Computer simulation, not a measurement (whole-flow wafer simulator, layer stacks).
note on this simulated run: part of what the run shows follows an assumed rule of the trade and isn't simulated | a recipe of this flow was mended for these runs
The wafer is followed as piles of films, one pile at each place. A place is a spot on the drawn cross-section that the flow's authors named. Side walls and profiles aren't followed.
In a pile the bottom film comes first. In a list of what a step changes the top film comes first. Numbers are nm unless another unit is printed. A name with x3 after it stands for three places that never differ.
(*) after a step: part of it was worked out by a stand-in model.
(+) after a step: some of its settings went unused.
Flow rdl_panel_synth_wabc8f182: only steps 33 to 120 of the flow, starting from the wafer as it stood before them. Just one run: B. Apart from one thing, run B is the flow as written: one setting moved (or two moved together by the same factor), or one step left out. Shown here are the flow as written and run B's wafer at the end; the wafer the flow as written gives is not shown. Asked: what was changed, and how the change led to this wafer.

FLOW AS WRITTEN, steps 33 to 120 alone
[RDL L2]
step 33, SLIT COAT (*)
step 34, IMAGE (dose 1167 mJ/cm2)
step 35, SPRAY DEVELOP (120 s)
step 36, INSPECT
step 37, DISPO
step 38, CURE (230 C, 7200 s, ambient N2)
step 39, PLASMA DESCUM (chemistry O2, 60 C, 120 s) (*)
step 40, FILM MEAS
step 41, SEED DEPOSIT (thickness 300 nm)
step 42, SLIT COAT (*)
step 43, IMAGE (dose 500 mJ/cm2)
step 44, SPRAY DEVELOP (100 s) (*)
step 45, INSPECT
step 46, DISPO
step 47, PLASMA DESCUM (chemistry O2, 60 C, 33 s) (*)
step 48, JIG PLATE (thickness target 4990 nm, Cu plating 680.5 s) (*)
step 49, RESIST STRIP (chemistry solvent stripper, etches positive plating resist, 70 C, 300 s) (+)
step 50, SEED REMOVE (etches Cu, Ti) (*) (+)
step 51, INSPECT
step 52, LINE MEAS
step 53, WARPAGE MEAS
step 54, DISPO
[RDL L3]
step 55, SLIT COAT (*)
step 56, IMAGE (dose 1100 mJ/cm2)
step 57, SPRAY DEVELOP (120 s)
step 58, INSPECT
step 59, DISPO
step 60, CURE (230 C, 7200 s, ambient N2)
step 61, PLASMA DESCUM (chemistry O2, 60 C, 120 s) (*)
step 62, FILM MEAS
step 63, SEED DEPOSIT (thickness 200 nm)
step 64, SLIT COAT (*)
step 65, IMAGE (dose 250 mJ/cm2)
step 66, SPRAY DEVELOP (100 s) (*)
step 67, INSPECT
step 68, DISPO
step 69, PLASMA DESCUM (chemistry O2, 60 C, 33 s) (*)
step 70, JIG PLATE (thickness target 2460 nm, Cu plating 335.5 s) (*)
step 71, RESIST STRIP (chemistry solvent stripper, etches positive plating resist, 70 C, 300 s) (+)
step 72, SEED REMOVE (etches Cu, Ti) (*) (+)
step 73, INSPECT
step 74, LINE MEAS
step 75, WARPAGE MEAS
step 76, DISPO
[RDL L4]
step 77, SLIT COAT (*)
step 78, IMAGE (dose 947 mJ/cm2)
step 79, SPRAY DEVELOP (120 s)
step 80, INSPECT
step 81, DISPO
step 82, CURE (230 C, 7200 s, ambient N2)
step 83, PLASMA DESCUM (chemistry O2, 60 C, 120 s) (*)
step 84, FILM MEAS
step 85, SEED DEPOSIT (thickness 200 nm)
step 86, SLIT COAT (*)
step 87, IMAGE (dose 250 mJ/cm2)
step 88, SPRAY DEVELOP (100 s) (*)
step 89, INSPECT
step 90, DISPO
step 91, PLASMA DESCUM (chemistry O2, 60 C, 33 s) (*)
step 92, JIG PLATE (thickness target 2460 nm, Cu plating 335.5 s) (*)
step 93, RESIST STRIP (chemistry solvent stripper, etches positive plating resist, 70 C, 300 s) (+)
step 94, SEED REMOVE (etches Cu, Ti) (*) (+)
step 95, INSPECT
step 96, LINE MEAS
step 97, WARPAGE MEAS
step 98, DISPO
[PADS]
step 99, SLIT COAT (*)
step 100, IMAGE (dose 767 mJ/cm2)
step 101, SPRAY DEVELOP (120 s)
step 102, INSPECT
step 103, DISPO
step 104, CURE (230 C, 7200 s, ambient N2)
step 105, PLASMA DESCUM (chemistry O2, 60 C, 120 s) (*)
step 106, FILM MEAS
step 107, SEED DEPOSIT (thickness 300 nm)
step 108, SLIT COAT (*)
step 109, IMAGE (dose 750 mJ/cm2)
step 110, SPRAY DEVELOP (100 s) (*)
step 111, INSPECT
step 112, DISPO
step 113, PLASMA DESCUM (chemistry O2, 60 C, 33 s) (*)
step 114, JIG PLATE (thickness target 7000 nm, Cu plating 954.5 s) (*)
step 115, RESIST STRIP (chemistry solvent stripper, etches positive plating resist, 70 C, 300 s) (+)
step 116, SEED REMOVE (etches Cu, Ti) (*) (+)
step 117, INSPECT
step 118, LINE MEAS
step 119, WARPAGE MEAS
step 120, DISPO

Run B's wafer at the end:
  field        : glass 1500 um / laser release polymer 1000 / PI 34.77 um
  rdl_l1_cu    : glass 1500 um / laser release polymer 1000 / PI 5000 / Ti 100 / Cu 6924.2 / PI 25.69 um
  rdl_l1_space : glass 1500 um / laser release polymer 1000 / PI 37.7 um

What caused this: step 48, JIG PLATE: Cu plating 578.4 s was run, while the flow as written has Cu plating 680.5 s.

Step by step, how the change led to this:
  step 48, JIG PLATE (thickness target 4990 nm, Cu plating 680.5 s) (*)
      rdl_l2_cu, rdl_l2_land, rdl_l2_via, rdl_l2_rim, rdl_l3_land, rdl_l3_via: Cu gains 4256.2 (in the flow as written it would be: Cu gains 5007.5)
  step 55, SLIT COAT (*)
      rdl_l2_space: PI gains 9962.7 (in the flow as written it would be: PI gains 10.58 um)
      field, rdl_l4_cu, rdl_l4_space and 6 more: PI gains 7700.8 (in the flow as written it would be: PI gains 7936.4)
      (and at 8 other places as well)
  step 64, SLIT COAT (*)
      rdl_l1_rim: ILINE-POS-THICK-GRADE-A gains 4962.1 (new film) (in the flow as written it would be: ILINE-POS-THICK-GRADE-A gains 5077.5 (new film))
      rdl_l2_via: ILINE-POS-THICK-GRADE-A gains 4604.4 (new film) (in the flow as written it would be: ILINE-POS-THICK-GRADE-A gains 4385.9 (new film))
  step 71, RESIST STRIP (chemistry solvent stripper, etches positive plating resist, 70 C, 300 s) (+)
      rdl_l1_rim: ILINE-POS-THICK-GRADE-A loses 4932.4 (all of it) (in the flow as written it would be: ILINE-POS-THICK-GRADE-A loses 5047.8 (all of it))
      rdl_l2_via: ILINE-POS-THICK-GRADE-A loses 4574.7 (all of it) (in the flow as written it would be: ILINE-POS-THICK-GRADE-A loses 4356.2 (all of it))
  step 77, SLIT COAT (*)
      rdl_l2_via: PI gains 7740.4 (in the flow as written it would be: PI gains 7515)
      rdl_l3_via: PI gains 12 um (new film) (in the flow as written it would be: PI gains 11.89 um (new film))
  step 108, SLIT COAT (*)
      rdl_l2_cu, rdl_l2_space: ILINE-POS-THICK-GRADE-A gains 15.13 um (new film) (in the flow as written it would be: ILINE-POS-THICK-GRADE-A gains 15.16 um (new film))
      rdl_l1_rim: ILINE-POS-THICK-GRADE-A gains 14.97 um (new film) (in the flow as written it would be: ILINE-POS-THICK-GRADE-A gains 14.98 um (new film))
      (and at 6 other places as well)
  step 115, RESIST STRIP (chemistry solvent stripper, etches positive plating resist, 70 C, 300 s) (+)
      rdl_l2_cu, rdl_l2_space: ILINE-POS-THICK-GRADE-A loses 15.1 um (all of it) (in the flow as written it would be: ILINE-POS-THICK-GRADE-A loses 15.13 um (all of it))
      rdl_l1_rim: ILINE-POS-THICK-GRADE-A loses 14.94 um (all of it) (in the flow as written it would be: ILINE-POS-THICK-GRADE-A loses 14.95 um (all of it))
      (and at 6 other places as well)
